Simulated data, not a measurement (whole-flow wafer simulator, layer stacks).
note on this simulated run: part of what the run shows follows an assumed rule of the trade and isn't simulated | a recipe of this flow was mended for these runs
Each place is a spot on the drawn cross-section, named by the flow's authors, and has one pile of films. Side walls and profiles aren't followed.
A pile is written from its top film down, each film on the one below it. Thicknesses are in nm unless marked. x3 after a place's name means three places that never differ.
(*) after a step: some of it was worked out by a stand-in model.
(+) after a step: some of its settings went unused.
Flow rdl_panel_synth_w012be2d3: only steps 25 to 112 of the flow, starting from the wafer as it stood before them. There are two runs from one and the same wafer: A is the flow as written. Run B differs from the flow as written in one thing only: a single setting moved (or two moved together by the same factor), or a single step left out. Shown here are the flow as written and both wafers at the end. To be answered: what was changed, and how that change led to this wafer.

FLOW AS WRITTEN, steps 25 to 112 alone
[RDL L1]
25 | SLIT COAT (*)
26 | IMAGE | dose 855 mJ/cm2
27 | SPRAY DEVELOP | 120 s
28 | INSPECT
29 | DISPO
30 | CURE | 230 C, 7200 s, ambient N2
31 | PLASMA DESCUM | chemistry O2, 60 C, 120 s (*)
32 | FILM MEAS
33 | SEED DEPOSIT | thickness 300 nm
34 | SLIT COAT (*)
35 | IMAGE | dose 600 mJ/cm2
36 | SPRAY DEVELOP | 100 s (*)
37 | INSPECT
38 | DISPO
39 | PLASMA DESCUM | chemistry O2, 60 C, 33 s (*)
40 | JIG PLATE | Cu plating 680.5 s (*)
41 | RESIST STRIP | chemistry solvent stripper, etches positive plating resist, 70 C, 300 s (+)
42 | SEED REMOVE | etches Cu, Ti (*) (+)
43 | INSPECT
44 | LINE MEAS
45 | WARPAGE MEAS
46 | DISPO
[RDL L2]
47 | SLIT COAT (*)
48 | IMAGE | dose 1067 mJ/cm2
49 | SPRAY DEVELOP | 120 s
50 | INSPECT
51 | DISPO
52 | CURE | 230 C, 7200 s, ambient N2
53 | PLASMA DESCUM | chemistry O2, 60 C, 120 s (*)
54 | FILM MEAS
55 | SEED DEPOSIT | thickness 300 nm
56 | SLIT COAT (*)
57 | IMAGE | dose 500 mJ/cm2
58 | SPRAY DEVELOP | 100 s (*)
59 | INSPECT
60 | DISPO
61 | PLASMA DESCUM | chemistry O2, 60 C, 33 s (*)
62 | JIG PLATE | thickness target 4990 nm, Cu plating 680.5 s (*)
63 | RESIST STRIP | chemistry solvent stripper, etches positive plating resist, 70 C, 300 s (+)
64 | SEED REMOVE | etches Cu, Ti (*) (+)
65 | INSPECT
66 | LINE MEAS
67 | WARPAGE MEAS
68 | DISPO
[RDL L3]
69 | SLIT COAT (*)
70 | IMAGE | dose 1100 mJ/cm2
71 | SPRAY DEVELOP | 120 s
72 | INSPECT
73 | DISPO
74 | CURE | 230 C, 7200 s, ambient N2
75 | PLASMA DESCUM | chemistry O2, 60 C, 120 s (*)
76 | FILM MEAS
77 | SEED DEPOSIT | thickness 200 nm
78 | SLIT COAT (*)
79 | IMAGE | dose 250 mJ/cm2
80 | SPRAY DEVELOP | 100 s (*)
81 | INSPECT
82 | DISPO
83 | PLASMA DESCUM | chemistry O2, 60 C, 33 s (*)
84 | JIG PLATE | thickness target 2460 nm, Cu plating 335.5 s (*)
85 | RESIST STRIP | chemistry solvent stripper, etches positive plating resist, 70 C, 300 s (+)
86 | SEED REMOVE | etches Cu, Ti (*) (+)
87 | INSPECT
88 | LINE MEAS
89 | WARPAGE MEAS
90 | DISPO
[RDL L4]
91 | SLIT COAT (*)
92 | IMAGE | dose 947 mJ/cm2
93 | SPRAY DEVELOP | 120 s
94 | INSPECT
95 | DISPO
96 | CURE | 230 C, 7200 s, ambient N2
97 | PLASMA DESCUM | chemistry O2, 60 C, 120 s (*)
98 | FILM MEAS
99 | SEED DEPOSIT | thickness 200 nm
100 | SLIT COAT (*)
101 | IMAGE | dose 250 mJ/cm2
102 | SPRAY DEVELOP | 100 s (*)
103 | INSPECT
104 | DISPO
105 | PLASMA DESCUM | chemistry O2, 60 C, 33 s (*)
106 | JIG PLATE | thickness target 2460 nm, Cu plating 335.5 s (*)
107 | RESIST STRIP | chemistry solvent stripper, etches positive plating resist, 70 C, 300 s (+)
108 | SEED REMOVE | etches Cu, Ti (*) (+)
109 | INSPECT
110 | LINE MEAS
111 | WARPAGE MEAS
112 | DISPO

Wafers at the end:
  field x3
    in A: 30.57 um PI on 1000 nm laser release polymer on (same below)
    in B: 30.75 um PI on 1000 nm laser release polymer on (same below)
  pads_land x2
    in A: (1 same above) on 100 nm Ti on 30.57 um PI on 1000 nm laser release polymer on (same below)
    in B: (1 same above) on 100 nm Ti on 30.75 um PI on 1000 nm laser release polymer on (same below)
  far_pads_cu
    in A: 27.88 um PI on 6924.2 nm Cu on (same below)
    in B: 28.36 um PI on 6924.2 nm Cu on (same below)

The reason: step 40, JIG PLATE: Cu plating 789.4 s was run, though the flow has Cu plating 680.5 s.

Step by step, how the change led to this:
  40 | JIG PLATE | Cu plating 680.5 s (*)
      rdl_l1_cu, rdl_l1_land, rdl_l1_via, rdl_l1_rim, rdl_l2_land, rdl_l2_via: A +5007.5 Cu | B +5808.9 Cu
  47 | SLIT COAT (*)
      rdl_l1_space: A +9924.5 PI | B +10.29 um PI
      field x3, rdl_l3_cu, rdl_l3_space and 9 more: A +7600.9 PI | B +7783.7 PI
      (as well as at 5 more places)
  56 | SLIT COAT (*)
      far_pads_cu: A +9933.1 ILINE-POS-THICK-GRADE-A (new film) | B +10.02 um ILINE-POS-THICK-GRADE-A (new film)
      rdl_l1_cu: A +10.04 um ILINE-POS-THICK-GRADE-A (new film) | B +9955.5 ILINE-POS-THICK-GRADE-A (new film)
      (as well as at 2 more places)
  58 | SPRAY DEVELOP | 100 s (*)
      rdl_l2_via: A -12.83 um ILINE-POS-THICK-GRADE-A (all of it) | B -12.7 um ILINE-POS-THICK-GRADE-A (all of it)
  63 | RESIST STRIP | chemistry solvent stripper, etches positive plating resist, 70 C, 300 s (+)
      rdl_l1_cu: A -10.01 um ILINE-POS-THICK-GRADE-A (all of it) | B -9925.8 ILINE-POS-THICK-GRADE-A (all of it)
      rdl_l1_space: A -10.99 um ILINE-POS-THICK-GRADE-A (all of it) | B -11.1 um ILINE-POS-THICK-GRADE-A (all of it)
  69 | SLIT COAT (*)
      rdl_l2_space: A +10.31 um PI | B +10.43 um PI
      rdl_l2_land: A +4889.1 PI (new film) | B +4790.3 PI (new film)
      (as well as at 1 more place)
